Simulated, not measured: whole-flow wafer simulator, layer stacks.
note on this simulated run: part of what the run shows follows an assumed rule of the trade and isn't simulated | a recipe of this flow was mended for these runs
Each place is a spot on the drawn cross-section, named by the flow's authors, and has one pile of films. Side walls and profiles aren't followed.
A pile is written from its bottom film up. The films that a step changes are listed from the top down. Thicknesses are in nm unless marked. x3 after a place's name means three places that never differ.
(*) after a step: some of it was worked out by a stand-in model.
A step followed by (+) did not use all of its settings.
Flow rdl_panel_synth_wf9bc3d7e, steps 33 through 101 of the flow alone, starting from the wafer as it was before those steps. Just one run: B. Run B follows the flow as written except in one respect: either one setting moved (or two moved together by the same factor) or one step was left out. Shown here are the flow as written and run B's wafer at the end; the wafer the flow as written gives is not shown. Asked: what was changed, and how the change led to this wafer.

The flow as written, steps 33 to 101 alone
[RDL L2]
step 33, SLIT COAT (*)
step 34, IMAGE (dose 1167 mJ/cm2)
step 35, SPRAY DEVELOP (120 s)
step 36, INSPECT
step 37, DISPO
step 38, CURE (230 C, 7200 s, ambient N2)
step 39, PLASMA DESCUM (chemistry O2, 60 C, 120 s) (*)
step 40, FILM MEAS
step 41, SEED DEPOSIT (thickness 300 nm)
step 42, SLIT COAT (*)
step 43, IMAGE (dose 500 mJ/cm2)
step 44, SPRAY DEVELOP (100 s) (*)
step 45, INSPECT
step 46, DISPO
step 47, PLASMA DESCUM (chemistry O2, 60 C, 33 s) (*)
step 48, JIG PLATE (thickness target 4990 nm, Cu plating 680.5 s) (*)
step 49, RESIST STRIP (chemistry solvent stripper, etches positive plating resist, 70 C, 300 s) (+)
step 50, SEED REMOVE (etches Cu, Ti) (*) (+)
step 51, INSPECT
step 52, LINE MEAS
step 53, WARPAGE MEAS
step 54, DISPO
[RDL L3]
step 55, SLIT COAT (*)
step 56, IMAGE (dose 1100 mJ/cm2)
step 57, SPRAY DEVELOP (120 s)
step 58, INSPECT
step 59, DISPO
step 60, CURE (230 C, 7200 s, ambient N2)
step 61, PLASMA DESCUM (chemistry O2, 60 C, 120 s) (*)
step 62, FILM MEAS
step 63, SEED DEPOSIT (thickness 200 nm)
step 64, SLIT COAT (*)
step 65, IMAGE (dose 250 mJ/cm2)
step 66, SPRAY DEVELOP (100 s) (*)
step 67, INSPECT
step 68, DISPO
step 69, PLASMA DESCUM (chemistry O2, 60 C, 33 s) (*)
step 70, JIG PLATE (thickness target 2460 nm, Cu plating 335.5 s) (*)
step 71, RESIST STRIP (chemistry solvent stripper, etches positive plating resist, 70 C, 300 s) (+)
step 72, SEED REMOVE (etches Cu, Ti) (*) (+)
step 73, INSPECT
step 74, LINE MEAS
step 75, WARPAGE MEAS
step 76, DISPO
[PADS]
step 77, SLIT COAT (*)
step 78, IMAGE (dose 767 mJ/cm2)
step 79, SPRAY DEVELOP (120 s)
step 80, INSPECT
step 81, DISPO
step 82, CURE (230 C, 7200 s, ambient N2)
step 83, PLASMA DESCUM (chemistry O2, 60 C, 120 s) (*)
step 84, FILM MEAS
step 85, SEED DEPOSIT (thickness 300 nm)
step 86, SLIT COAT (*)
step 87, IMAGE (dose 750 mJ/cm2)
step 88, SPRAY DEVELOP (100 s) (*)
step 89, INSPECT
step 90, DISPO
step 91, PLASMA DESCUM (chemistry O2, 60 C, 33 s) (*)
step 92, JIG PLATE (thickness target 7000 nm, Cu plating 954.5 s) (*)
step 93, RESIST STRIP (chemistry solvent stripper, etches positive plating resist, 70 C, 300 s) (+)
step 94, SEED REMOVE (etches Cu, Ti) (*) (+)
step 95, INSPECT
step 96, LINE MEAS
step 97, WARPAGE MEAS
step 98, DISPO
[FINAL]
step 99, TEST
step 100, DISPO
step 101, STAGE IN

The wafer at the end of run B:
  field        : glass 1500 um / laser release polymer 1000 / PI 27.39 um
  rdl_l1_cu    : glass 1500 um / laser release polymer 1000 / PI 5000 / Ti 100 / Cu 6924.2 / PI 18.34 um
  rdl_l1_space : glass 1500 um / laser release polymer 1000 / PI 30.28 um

Cause: step 48, JIG PLATE: Cu plating 884.6 s was run, while the flow as written has Cu plating 680.5 s.

The path from the change to this, step by step:
  step 48, JIG PLATE (thickness target 4990 nm, Cu plating 680.5 s) (*)
      rdl_l2_cu, rdl_l2_land, rdl_l2_via, rdl_l2_rim, rdl_l3_land, rdl_l3_via: +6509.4 Cu (as written it would have been: +5007.5 Cu)
  step 55, SLIT COAT (*)
      rdl_l3_cu, rdl_l3_space: +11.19 um PI (as written it would have been: +9998.1 PI)
      rdl_l1_rim: +10.35 um PI (as written it would have been: +9173.5 PI)
      (as well as at 12 more places)
  step 64, SLIT COAT (*)
      rdl_l1_rim: +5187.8 ILINE-POS-THICK-GRADE-A (new film) (as written it would have been: +5077.5 ILINE-POS-THICK-GRADE-A (new film))
      rdl_l2_via: +4187.6 ILINE-POS-THICK-GRADE-A (new film) (as written it would have been: +4385.9 ILINE-POS-THICK-GRADE-A (new film))
      (as well as at 1 more place)
  step 66, SPRAY DEVELOP (100 s) (*)
      rdl_l3_land: -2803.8 ILINE-POS-THICK-GRADE-A (all of it) (as written it would have been: -2880.1 ILINE-POS-THICK-GRADE-A (all of it))
  step 71, RESIST STRIP (chemistry solvent stripper, etches positive plating resist, 70 C, 300 s) (+)
      rdl_l1_rim: -5158.1 ILINE-POS-THICK-GRADE-A (all of it) (as written it would have been: -5047.8 ILINE-POS-THICK-GRADE-A (all of it))
      rdl_l2_via: -4157.9 ILINE-POS-THICK-GRADE-A (all of it) (as written it would have been: -4356.2 ILINE-POS-THICK-GRADE-A (all of it))
  step 77, SLIT COAT (*)
      rdl_l2_via: +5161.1 PI (as written it would have been: +5347.6 PI)
      rdl_l3_land: +3991.7 PI (new film) (as written it would have been: +4074.9 PI (new film))
      (as well as at 1 more place)
  step 86, SLIT COAT (*)
      rdl_l1_cu: +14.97 um ILINE-POS-THICK-GRADE-A (new film) (as written it would have been: +14.96 um ILINE-POS-THICK-GRADE-A (new film))
      rdl_l1_space: +15.04 um ILINE-POS-THICK-GRADE-A (new film) (as written it would have been: +15.05 um ILINE-POS-THICK-GRADE-A (new film))
      (as well as at 10 more places)
  step 93, RESIST STRIP (chemistry solvent stripper, etches positive plating resist, 70 C, 300 s) (+)
      rdl_l1_cu: -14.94 um ILINE-POS-THICK-GRADE-A (all of it) (as written it would have been: -14.93 um ILINE-POS-THICK-GRADE-A (all of it))
      rdl_l1_space: -15.01 um ILINE-POS-THICK-GRADE-A (all of it) (as written it would have been: -15.02 um ILINE-POS-THICK-GRADE-A (all of it))
      (as well as at 10 more places)
